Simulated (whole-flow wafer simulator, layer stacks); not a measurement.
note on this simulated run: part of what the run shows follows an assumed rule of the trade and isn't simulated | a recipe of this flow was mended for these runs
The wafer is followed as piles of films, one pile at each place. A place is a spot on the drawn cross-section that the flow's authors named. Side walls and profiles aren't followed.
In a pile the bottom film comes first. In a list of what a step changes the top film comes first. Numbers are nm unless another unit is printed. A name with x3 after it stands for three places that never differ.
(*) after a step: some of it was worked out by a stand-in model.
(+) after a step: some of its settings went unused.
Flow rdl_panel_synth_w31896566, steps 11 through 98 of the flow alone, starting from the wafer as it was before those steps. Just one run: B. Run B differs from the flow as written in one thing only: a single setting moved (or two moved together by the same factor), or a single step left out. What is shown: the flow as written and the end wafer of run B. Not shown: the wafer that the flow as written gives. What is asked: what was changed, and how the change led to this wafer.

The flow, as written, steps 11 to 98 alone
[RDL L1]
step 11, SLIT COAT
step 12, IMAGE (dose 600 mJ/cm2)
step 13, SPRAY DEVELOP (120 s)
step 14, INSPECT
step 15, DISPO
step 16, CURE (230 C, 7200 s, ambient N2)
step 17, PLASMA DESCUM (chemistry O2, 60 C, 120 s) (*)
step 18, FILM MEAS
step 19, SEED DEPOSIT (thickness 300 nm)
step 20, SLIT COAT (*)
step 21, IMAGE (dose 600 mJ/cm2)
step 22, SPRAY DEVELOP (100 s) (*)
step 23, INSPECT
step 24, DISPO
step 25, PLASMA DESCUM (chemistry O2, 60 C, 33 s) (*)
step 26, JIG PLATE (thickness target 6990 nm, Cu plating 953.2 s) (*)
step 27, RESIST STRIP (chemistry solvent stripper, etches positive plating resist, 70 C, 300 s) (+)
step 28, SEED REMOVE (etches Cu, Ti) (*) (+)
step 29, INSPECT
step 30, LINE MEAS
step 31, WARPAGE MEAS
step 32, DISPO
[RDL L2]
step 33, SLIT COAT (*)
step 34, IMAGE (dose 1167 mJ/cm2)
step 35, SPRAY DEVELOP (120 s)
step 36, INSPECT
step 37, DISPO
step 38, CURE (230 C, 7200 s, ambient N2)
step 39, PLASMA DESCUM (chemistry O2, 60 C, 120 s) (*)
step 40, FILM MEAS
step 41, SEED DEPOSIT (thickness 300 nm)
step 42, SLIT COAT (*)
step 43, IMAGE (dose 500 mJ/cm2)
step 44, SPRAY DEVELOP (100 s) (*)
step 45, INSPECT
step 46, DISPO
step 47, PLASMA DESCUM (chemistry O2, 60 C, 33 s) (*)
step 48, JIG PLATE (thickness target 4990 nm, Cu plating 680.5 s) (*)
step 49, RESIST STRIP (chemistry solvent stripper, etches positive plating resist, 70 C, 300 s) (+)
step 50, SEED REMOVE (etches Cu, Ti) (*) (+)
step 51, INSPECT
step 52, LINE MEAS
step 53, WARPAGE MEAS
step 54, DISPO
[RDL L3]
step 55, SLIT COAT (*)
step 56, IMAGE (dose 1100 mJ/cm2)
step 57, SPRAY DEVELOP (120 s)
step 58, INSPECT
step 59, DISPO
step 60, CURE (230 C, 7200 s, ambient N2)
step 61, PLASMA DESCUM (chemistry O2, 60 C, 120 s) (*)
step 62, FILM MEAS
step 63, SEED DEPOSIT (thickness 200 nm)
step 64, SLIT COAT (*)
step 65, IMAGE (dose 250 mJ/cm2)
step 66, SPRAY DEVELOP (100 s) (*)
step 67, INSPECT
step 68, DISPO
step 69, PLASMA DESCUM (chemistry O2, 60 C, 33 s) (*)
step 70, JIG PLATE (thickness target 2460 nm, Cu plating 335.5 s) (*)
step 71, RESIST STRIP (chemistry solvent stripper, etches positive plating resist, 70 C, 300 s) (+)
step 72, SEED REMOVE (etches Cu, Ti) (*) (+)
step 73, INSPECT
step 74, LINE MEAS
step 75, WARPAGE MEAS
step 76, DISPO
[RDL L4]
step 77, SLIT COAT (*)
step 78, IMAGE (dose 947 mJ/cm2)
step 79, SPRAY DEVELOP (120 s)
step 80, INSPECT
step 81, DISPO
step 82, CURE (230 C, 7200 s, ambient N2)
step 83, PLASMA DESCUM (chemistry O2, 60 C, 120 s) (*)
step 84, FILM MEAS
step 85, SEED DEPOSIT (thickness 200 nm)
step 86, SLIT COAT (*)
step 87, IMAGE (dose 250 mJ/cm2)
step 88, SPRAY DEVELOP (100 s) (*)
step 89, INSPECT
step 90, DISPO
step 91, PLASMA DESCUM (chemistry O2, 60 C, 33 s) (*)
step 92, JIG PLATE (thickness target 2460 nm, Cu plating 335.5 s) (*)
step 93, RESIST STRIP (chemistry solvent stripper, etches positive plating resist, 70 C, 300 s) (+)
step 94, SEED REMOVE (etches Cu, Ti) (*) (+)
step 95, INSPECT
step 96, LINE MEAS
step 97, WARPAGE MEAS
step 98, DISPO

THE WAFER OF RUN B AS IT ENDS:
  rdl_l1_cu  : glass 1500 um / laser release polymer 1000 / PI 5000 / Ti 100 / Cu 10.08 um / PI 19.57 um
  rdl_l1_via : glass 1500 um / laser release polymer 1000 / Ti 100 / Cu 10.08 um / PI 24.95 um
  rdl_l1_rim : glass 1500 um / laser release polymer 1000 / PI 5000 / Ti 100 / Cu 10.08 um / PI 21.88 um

Cause: step 26, JIG PLATE: Cu plating 1382 s was run, whereas the flow has Cu plating 953.2 s.

Step by step, how the change led to this:
  step 26, JIG PLATE (thickness target 6990 nm, Cu plating 953.2 s) (*)
      rdl_l1_cu, rdl_l1_via, rdl_l1_rim, rdl_l2_land, rdl_l2_via: Cu gains 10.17 um (in the flow as written it would be: Cu gains 7014.2)
  step 33, SLIT COAT (*)
      rdl_l2_cu, rdl_l2_space: PI gains 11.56 um (in the flow as written it would be: PI gains 9908.1)
      field x3, rdl_l3_cu, rdl_l3_space and 9 more: PI gains 8815.5 (in the flow as written it would be: PI gains 8062.5)
      (also at 5 further places)
  step 42, SLIT COAT (*)
      rdl_l1_via: ILINE-POS-THICK-GRADE-A gains 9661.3 (new film) (in the flow as written it would be: ILINE-POS-THICK-GRADE-A gains 10.08 um (new film))
      rdl_l2_cu, rdl_l2_space: ILINE-POS-THICK-GRADE-A gains 10.47 um (new film) (in the flow as written it would be: ILINE-POS-THICK-GRADE-A gains 10.13 um (new film))
      (also at 4 further places)
  step 44, SPRAY DEVELOP (100 s) (*)
      rdl_l2_cu: ILINE-POS-THICK-GRADE-A loses 10.47 um (all of it) (in the flow as written it would be: ILINE-POS-THICK-GRADE-A loses 10.13 um (all of it))
      rdl_l2_land: ILINE-POS-THICK-GRADE-A loses 6744.9 (all of it) (in the flow as written it would be: ILINE-POS-THICK-GRADE-A loses 7139.5 (all of it))
      (also at 1 further place)
  step 49, RESIST STRIP (chemistry solvent stripper, etches positive plating resist, 70 C, 300 s) (+)
      rdl_l1_via: ILINE-POS-THICK-GRADE-A loses 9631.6 (all of it) (in the flow as written it would be: ILINE-POS-THICK-GRADE-A loses 10.05 um (all of it))
      rdl_l1_space: ILINE-POS-THICK-GRADE-A loses 10.87 um (all of it) (in the flow as written it would be: ILINE-POS-THICK-GRADE-A loses 10.49 um (all of it))
      (also at 2 further places)
  step 55, SLIT COAT (*)
      rdl_l1_space: PI gains 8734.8 (in the flow as written it would be: PI gains 8409.5)
      rdl_l1_via: PI gains 7657.1 (in the flow as written it would be: PI gains 8010.4)
      (also at 5 further places)
  step 64, SLIT COAT (*)
      rdl_l1_space: ILINE-POS-THICK-GRADE-A gains 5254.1 (new film) (in the flow as written it would be: ILINE-POS-THICK-GRADE-A gains 5109.9 (new film))
      rdl_l1_via: ILINE-POS-THICK-GRADE-A gains 4774.3 (new film) (in the flow as written it would be: ILINE-POS-THICK-GRADE-A gains 4989.6 (new film))
      (also at 4 further places)
  step 71, RESIST STRIP (chemistry solvent stripper, etches positive plating resist, 70 C, 300 s) (+)
      rdl_l1_space: ILINE-POS-THICK-GRADE-A loses 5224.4 (all of it) (in the flow as written it would be: ILINE-POS-THICK-GRADE-A loses 5080.2 (all of it))
      rdl_l1_via: ILINE-POS-THICK-GRADE-A loses 4744.6 (all of it) (in the flow as written it would be: ILINE-POS-THICK-GRADE-A loses 4959.9 (all of it))
      (also at 4 further places)
  step 77, SLIT COAT (*)
      rdl_l1_via: PI gains 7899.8 (in the flow as written it would be: PI gains 8105.1)
      rdl_l2_cu: PI gains 8545.1 (in the flow as written it would be: PI gains 8370)
      (also at 2 further places)
  step 86, SLIT COAT (*)
      rdl_l1_via: ILINE-POS-THICK-GRADE-A gains 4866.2 (new film) (in the flow as written it would be: ILINE-POS-THICK-GRADE-A gains 4984.5 (new film))
      rdl_l2_via: ILINE-POS-THICK-GRADE-A gains 4547.8 (new film) (in the flow as written it would be: ILINE-POS-THICK-GRADE-A gains 4655.1 (new film))
  step 93, RESIST STRIP (chemistry solvent stripper, etches positive plating resist, 70 C, 300 s) (+)
      rdl_l1_via: ILINE-POS-THICK-GRADE-A loses 4836.5 (all of it) (in the flow as written it would be: ILINE-POS-THICK-GRADE-A loses 4954.8 (all of it))
      rdl_l2_via: ILINE-POS-THICK-GRADE-A loses 4518.1 (all of it) (in the flow as written it would be: ILINE-POS-THICK-GRADE-A loses 4625.4 (all of it))
